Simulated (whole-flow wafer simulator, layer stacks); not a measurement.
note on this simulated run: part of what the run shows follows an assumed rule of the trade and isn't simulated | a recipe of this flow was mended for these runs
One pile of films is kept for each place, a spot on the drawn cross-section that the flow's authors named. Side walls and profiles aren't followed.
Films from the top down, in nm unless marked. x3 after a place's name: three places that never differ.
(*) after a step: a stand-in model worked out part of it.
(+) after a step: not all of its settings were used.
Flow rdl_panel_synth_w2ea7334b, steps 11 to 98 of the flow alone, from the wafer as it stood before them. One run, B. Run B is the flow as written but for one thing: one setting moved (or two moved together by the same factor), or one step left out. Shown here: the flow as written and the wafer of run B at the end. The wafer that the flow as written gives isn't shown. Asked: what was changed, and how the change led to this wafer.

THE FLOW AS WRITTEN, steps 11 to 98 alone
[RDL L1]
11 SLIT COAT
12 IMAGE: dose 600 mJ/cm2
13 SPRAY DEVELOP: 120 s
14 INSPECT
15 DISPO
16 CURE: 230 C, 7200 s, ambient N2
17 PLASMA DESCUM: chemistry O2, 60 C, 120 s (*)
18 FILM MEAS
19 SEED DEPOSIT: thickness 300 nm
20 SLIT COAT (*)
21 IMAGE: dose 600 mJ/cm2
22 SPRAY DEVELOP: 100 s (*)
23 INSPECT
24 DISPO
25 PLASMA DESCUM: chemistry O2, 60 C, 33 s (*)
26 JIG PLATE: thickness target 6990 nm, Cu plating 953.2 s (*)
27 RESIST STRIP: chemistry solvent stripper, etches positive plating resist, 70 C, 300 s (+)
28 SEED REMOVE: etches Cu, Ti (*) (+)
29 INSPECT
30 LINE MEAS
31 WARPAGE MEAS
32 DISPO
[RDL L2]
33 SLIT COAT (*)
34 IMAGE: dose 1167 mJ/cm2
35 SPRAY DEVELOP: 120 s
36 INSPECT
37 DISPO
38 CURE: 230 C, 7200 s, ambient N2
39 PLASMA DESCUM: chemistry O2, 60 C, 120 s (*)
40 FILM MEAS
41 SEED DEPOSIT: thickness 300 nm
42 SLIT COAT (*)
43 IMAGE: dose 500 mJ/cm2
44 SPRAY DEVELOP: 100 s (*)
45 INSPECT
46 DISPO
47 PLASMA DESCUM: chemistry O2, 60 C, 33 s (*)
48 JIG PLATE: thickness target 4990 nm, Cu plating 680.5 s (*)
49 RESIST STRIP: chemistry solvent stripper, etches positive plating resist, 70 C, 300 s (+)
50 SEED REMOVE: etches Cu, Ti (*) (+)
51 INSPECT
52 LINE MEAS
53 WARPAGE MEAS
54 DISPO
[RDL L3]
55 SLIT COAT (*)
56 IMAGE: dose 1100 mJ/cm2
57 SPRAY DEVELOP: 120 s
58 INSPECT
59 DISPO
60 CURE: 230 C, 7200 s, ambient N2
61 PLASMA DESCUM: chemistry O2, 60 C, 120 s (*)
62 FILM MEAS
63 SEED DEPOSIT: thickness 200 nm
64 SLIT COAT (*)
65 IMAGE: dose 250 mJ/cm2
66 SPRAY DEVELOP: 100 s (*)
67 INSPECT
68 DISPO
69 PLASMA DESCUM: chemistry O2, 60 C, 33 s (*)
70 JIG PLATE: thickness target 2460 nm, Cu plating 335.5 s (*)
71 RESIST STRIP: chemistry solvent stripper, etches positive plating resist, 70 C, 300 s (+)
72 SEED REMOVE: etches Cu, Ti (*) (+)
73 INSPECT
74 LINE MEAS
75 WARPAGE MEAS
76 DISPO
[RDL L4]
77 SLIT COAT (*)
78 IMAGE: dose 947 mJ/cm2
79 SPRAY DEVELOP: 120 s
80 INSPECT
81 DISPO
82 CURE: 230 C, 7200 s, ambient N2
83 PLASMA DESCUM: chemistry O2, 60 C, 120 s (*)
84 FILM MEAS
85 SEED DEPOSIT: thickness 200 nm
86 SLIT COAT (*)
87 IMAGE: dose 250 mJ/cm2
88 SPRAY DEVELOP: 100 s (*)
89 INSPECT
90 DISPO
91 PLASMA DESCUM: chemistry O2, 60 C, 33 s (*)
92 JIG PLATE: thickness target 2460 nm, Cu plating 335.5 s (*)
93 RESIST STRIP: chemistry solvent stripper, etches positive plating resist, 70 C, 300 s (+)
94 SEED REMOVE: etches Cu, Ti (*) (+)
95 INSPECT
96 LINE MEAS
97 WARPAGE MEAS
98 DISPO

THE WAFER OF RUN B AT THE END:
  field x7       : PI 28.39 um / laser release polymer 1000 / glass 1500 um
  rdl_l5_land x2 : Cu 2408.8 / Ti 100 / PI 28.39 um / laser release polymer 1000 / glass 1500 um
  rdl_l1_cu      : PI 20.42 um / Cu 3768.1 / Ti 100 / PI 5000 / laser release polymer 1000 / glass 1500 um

The cause: step 26, JIG PLATE: Cu plating 524.3 s was run, where the flow has Cu plating 953.2 s.

How the change led to this, step by step:
  26 JIG PLATE: thickness target 6990 nm, Cu plating 953.2 s (*)
      rdl_l1_cu, rdl_l1_via, rdl_l1_rim, rdl_l2_land, rdl_l2_via: Cu +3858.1 (as written it would be: Cu +7014.2)
  33 SLIT COAT (*)
      rdl_l1_space: PI +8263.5 (as written it would be: PI +10.38 um)
      field x7, rdl_l3_cu, rdl_l3_space and 9 more: PI +7342.1 (as written it would be: PI +8062.5)
      (and at 6 more places)
  42 SLIT COAT (*)
      rdl_l2_cu, rdl_l2_space: ILINE-POS-THICK-GRADE-A +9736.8 (new film) (as written it would be: ILINE-POS-THICK-GRADE-A +10.13 um (new film))
      rdl_l1_space: ILINE-POS-THICK-GRADE-A +10.08 um (new film) (as written it would be: ILINE-POS-THICK-GRADE-A +10.52 um (new film))
      (and at 4 more places)
  44 SPRAY DEVELOP: 100 s (*)
      rdl_l2_cu: ILINE-POS-THICK-GRADE-A -9736.8 (all of it) (as written it would be: ILINE-POS-THICK-GRADE-A -10.13 um (all of it))
      rdl_l2_land: ILINE-POS-THICK-GRADE-A -7584.2 (all of it) (as written it would be: ILINE-POS-THICK-GRADE-A -7139.5 (all of it))
      (and at 1 more place)
  49 RESIST STRIP: chemistry solvent stripper, etches positive plating resist, 70 C, 300 s (+)
      rdl_l2_space: ILINE-POS-THICK-GRADE-A -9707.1 (all of it) (as written it would be: ILINE-POS-THICK-GRADE-A -10.1 um (all of it))
      rdl_l1_space: ILINE-POS-THICK-GRADE-A -10.05 um (all of it) (as written it would be: ILINE-POS-THICK-GRADE-A -10.49 um (all of it))
      (and at 2 more places)
  55 SLIT COAT (*)
      rdl_l1_space: PI +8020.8 (as written it would be: PI +8409.5)
      rdl_l1_via: PI +8361 (as written it would be: PI +8010.4)
      (and at 5 more places)
  64 SLIT COAT (*)
      rdl_l1_space: ILINE-POS-THICK-GRADE-A +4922 (new film) (as written it would be: ILINE-POS-THICK-GRADE-A +5109.9 (new film))
      rdl_l1_via: ILINE-POS-THICK-GRADE-A +5179.9 (new film) (as written it would be: ILINE-POS-THICK-GRADE-A +4989.6 (new film))
      (and at 4 more places)
  71 RESIST STRIP: chemistry solvent stripper, etches positive plating resist, 70 C, 300 s (+)
      rdl_l1_space: ILINE-POS-THICK-GRADE-A -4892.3 (all of it) (as written it would be: ILINE-POS-THICK-GRADE-A -5080.2 (all of it))
      rdl_l1_via: ILINE-POS-THICK-GRADE-A -5150.2 (all of it) (as written it would be: ILINE-POS-THICK-GRADE-A -4959.9 (all of it))
      (and at 4 more places)
  77 SLIT COAT (*)
      rdl_l1_space: PI +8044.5 (as written it would be: PI +8225.4)
      rdl_l1_via: PI +8285.5 (as written it would be: PI +8105.1)
      (and at 3 more places)
  86 SLIT COAT (*)
      rdl_l2_via: ILINE-POS-THICK-GRADE-A +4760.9 (new film) (as written it would be: ILINE-POS-THICK-GRADE-A +4655.1 (new film))
  93 RESIST STRIP: chemistry solvent stripper, etches positive plating resist, 70 C, 300 s (+)
      rdl_l2_via: ILINE-POS-THICK-GRADE-A -4731.2 (all of it) (as written it would be: ILINE-POS-THICK-GRADE-A -4625.4 (all of it))
